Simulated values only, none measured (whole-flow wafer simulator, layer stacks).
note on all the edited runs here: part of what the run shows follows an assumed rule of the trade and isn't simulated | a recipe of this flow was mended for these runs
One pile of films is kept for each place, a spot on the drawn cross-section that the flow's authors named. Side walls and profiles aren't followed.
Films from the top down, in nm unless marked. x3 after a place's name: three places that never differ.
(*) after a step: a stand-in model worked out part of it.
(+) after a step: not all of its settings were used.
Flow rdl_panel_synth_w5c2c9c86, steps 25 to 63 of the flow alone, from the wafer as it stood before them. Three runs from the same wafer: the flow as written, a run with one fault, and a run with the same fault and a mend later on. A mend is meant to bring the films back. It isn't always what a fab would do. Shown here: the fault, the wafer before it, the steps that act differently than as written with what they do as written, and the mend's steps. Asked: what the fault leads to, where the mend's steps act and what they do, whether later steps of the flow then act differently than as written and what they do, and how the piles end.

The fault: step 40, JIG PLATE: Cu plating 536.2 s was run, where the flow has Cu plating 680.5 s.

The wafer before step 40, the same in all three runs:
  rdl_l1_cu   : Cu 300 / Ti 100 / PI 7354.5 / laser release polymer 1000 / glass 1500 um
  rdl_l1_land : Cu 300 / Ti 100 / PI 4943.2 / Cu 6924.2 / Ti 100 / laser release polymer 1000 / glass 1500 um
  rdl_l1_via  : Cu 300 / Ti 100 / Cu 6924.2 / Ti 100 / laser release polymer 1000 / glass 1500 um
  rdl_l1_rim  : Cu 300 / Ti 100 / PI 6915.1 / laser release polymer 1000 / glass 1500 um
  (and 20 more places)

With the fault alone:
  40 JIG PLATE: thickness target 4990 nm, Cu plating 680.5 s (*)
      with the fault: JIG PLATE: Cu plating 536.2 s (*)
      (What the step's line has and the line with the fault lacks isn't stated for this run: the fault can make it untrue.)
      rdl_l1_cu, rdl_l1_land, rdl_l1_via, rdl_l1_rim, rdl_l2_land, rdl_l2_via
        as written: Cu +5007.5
        with the fault: Cu +3945.7
  Later steps of the flow that act differently than as written:
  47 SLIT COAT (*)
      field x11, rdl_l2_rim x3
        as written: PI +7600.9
        with the fault: PI +7361.7
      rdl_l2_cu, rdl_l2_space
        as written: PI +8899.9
        with the fault: PI +8378.1
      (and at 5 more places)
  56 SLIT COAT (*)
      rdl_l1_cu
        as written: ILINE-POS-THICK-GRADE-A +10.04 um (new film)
        with the fault: ILINE-POS-THICK-GRADE-A +10.13 um (new film)
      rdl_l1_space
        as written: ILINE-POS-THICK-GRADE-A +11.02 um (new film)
        with the fault: ILINE-POS-THICK-GRADE-A +10.93 um (new film)
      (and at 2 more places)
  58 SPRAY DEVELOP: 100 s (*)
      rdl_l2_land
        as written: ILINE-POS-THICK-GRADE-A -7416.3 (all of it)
        with the fault: ILINE-POS-THICK-GRADE-A -7571.1 (all of it)
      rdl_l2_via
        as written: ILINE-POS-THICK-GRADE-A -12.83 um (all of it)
        with the fault: ILINE-POS-THICK-GRADE-A -13 um (all of it)
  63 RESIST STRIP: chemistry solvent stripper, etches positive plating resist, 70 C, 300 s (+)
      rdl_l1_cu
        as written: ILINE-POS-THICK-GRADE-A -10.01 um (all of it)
        with the fault: ILINE-POS-THICK-GRADE-A -10.1 um (all of it)
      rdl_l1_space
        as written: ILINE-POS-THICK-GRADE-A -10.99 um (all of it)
        with the fault: ILINE-POS-THICK-GRADE-A -10.9 um (all of it)
  At the end the piles differ from the flow's by more than 2% or 0.5 nm, whichever is larger, at far_pads_cu, rdl_l1_cu, rdl_l1_space and 7 more.
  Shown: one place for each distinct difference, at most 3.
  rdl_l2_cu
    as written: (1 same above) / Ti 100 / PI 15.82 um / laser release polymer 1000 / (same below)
    with the fault: (1 same above) / Ti 100 / PI 15.29 um / laser release polymer 1000 / (same below)
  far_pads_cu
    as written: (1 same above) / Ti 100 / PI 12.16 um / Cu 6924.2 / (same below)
    with the fault: (1 same above) / Ti 100 / PI 11.66 um / Cu 6924.2 / (same below)
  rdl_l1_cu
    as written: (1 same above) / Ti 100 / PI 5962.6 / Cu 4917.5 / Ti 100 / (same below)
    with the fault: (1 same above) / Ti 100 / PI 6252.3 / Cu 3855.7 / Ti 100 / (same below)

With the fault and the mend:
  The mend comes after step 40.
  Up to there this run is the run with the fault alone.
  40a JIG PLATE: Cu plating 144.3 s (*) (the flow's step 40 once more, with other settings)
      rdl_l1_cu, rdl_l1_land, rdl_l1_via, rdl_l1_rim, rdl_l2_land, rdl_l2_via
        Cu +1061.9
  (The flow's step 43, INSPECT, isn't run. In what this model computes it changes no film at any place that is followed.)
  No later step of the flow acts differently than as written at any place that is followed.
  At the end the piles are the same as the flow's at every place that both follow.
